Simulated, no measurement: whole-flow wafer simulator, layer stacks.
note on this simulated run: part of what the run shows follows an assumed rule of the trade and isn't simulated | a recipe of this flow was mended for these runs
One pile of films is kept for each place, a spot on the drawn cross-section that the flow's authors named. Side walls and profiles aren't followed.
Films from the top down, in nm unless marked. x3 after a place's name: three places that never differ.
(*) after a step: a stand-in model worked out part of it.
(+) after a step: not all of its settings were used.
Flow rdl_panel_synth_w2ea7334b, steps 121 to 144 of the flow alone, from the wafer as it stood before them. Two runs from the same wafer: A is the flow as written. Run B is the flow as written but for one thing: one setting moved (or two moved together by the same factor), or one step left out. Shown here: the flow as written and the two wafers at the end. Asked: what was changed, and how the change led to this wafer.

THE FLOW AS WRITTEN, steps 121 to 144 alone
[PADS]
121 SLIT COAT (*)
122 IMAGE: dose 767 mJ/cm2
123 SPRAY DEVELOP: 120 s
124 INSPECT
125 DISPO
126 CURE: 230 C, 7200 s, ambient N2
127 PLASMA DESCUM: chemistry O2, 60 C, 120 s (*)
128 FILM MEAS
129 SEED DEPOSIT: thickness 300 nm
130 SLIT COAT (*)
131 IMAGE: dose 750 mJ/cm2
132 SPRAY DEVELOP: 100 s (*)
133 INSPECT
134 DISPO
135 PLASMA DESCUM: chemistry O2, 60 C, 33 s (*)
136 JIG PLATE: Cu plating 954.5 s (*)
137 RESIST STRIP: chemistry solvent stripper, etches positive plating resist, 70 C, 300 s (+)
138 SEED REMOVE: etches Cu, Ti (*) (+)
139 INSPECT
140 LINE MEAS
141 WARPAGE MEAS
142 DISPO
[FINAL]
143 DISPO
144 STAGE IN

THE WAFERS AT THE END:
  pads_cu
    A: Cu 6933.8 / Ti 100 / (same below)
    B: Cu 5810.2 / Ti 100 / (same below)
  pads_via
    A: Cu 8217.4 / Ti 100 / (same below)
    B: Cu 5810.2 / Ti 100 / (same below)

The cause: step 136, JIG PLATE: Cu plating 801.8 s was run, where the flow has Cu plating 954.5 s.

How the change led to this, step by step:
  136 JIG PLATE: Cu plating 954.5 s (*)
      pads_cu, pads_land: A Cu +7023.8 | B Cu +5900.2
      pads_via: A Cu +8307.4 | B Cu +5900.2
